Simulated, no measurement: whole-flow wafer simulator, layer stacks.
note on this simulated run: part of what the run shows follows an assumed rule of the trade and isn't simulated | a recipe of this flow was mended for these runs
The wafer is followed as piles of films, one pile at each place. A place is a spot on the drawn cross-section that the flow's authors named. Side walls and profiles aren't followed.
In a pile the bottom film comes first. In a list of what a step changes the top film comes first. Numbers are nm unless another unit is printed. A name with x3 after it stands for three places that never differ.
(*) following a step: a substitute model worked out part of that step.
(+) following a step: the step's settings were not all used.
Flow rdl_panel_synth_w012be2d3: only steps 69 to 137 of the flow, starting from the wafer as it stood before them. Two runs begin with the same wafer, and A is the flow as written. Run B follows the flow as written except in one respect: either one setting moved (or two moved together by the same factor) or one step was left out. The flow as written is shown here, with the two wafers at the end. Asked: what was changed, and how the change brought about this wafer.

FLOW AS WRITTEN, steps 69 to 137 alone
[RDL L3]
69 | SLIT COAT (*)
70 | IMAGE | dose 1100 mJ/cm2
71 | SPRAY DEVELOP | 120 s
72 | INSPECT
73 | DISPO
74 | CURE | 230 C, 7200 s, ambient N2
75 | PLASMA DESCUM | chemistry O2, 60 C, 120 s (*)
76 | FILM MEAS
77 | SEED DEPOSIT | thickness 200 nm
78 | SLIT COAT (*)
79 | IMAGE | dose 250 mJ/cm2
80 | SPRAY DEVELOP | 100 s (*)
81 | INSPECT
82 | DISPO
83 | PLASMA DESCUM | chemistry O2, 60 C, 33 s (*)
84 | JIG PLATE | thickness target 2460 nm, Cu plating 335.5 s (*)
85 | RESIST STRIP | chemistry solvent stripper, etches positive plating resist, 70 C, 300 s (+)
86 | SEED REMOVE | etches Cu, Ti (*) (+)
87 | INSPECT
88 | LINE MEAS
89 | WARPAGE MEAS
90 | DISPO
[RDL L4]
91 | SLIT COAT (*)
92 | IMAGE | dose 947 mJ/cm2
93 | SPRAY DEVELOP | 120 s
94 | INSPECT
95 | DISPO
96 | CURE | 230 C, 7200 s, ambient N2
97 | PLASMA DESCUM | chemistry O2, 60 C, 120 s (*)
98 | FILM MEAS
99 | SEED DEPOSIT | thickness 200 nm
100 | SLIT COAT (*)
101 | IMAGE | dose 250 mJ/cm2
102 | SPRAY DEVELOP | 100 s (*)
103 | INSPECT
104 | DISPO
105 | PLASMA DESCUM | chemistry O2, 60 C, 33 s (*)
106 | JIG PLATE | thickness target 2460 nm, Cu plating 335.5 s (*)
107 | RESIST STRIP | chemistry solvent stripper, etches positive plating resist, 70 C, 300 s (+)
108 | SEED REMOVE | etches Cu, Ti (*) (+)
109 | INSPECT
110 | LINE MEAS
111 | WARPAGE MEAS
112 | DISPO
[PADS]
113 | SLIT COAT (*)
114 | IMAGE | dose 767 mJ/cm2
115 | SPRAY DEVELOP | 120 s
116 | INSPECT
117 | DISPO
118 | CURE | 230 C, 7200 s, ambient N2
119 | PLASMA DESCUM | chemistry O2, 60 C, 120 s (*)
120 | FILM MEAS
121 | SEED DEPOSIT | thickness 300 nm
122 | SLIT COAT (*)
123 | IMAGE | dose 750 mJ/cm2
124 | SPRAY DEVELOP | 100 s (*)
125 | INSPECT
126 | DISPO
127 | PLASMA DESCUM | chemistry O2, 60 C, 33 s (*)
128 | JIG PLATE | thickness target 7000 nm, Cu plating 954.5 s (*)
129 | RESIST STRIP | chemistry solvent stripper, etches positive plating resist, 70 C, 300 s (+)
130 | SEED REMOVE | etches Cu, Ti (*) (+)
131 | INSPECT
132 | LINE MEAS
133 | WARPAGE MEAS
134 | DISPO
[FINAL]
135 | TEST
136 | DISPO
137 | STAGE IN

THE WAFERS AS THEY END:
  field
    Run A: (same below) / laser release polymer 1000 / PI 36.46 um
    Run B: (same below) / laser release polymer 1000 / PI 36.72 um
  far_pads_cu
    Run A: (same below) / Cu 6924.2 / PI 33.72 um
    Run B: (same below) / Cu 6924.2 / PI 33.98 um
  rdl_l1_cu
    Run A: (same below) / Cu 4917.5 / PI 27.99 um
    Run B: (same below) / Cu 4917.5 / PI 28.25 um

Cause: step 84, JIG PLATE: Cu plating 385.8 s was run, while the flow as written has Cu plating 335.5 s.

How this came from the change, step by step:
  84 | JIG PLATE | thickness target 2460 nm, Cu plating 335.5 s (*)
      rdl_l3_cu, rdl_l3_land, rdl_l3_via, rdl_l4_land, rdl_l4_via: A +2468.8 Cu | B +2839 Cu
  91 | SLIT COAT (*)
      field, pads_cu, pads_space, pads_land, pads_via: A +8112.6 PI | B +8371.4 PI
      far_pads_cu: A +7829.7 PI | B +8085.9 PI
      (and at 14 other places as well)
  113 | SLIT COAT (*)
      rdl_l4_via: A +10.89 um PI (new film) | B +10.86 um PI (new film)
  122 | SLIT COAT (*)
      rdl_l4_cu, rdl_l4_space: A +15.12 um ILINE-POS-THICK-GRADE-A (new film) | B +15.13 um ILINE-POS-THICK-GRADE-A (new film)
      rdl_l3_space: A +15.03 um ILINE-POS-THICK-GRADE-A (new film) | B +15.04 um ILINE-POS-THICK-GRADE-A (new film)
      (and at 5 other places as well)
  129 | RESIST STRIP | chemistry solvent stripper, etches positive plating resist, 70 C, 300 s (+)
      rdl_l4_cu, rdl_l4_space: A -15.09 um ILINE-POS-THICK-GRADE-A (all of it) | B -15.1 um ILINE-POS-THICK-GRADE-A (all of it)
      rdl_l3_cu: A -15.01 um ILINE-POS-THICK-GRADE-A (all of it) | B -15.02 um ILINE-POS-THICK-GRADE-A (all of it)
      (and at 6 other places as well)
